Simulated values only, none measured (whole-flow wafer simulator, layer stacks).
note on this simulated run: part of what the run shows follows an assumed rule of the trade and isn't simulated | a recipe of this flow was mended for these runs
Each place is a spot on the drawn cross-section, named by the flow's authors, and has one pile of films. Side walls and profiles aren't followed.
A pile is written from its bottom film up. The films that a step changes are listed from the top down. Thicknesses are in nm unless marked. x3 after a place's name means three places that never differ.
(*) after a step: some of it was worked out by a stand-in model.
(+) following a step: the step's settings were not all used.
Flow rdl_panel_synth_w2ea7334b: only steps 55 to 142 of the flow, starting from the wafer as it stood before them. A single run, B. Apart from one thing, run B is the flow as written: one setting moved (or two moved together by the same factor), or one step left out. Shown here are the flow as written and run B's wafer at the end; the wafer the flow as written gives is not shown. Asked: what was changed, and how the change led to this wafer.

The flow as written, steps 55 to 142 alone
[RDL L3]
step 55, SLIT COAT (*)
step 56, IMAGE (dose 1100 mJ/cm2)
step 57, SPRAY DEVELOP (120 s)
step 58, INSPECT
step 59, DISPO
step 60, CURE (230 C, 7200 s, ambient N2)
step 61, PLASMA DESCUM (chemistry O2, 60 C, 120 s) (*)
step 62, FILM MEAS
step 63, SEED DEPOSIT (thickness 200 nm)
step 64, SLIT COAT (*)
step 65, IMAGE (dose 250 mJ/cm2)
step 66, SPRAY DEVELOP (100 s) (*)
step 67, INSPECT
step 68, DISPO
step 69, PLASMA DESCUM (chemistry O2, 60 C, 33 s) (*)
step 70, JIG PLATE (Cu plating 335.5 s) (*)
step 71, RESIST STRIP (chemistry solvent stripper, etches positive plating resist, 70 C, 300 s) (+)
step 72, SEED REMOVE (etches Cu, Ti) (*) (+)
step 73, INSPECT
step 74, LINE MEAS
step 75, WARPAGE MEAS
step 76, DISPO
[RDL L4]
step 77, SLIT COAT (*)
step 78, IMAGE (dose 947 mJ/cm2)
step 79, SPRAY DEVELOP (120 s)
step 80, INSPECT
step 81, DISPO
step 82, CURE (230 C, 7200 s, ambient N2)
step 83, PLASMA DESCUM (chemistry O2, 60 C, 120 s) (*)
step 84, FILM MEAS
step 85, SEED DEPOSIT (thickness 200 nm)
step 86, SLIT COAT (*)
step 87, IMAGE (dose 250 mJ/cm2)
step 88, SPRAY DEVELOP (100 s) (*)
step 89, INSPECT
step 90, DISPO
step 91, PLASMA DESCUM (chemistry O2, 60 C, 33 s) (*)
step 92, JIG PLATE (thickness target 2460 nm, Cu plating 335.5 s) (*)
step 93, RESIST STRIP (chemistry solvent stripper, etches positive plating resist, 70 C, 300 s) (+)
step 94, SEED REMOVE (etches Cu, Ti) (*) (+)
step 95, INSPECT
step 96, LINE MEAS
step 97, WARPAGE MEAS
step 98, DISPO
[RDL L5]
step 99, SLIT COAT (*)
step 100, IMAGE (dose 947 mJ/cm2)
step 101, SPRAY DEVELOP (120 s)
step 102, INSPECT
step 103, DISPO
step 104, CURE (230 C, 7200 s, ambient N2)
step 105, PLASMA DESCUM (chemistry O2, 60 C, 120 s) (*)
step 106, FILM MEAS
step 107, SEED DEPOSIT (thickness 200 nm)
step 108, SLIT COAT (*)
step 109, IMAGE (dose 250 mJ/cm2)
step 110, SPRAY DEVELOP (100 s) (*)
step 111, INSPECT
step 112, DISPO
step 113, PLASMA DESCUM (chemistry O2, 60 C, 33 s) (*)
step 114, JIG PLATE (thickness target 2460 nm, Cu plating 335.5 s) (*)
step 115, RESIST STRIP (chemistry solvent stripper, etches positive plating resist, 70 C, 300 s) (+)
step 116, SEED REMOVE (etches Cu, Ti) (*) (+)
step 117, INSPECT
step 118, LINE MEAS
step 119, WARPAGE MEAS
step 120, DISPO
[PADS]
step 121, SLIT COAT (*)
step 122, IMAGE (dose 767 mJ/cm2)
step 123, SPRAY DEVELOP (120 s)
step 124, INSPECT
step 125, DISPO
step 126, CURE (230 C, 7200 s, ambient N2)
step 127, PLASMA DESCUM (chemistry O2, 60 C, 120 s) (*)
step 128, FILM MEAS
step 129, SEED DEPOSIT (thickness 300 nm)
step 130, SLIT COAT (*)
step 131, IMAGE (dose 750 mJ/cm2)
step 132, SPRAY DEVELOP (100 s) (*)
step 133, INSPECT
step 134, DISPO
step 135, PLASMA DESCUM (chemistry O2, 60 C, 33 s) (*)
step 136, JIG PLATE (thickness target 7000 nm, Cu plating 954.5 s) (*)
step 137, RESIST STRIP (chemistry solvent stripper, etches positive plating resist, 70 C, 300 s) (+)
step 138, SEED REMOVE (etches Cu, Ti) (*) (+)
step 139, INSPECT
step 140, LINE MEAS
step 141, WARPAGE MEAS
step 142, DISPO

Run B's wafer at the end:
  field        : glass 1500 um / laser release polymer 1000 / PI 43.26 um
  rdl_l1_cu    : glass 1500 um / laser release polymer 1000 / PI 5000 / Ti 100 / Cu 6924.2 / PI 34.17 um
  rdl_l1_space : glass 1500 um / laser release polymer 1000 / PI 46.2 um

The reason: step 70, JIG PLATE: Cu plating 362.3 s was run, while the flow as written has Cu plating 335.5 s.

How this came from the change, step by step:
  step 70, JIG PLATE (Cu plating 335.5 s) (*)
      rdl_l3_cu, rdl_l3_land, rdl_l3_via, rdl_l4_land, rdl_l4_via: +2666 Cu (it would be, as written: +2468.8 Cu)
  step 77, SLIT COAT (*)
      rdl_l3_space: +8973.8 PI (it would be, as written: +8780.5 PI)
      rdl_l2_rim: +8264.1 PI (it would be, as written: +8037.4 PI)
      (also at 1 further place)
  step 99, SLIT COAT (*)
      rdl_l4_via: +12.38 um PI (new film) (it would be, as written: +12.41 um PI (new film))
  step 130, SLIT COAT (*)
      rdl_l3_cu: +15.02 um ILINE-POS-THICK-GRADE-A (new film) (it would be, as written: +15.01 um ILINE-POS-THICK-GRADE-A (new film))
      rdl_l3_land: +14.94 um ILINE-POS-THICK-GRADE-A (new film) (it would be, as written: +14.95 um ILINE-POS-THICK-GRADE-A (new film))
      (also at 1 further place)
  step 137, RESIST STRIP (chemistry solvent stripper, etches positive plating resist, 70 C, 300 s) (+)
      rdl_l2_cu, rdl_l2_space: -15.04 um ILINE-POS-THICK-GRADE-A (all of it) (it would be, as written: -15.05 um ILINE-POS-THICK-GRADE-A (all of it))
      rdl_l3_cu: -14.99 um ILINE-POS-THICK-GRADE-A (all of it) (it would be, as written: -14.98 um ILINE-POS-THICK-GRADE-A (all of it))
      (also at 2 further places)
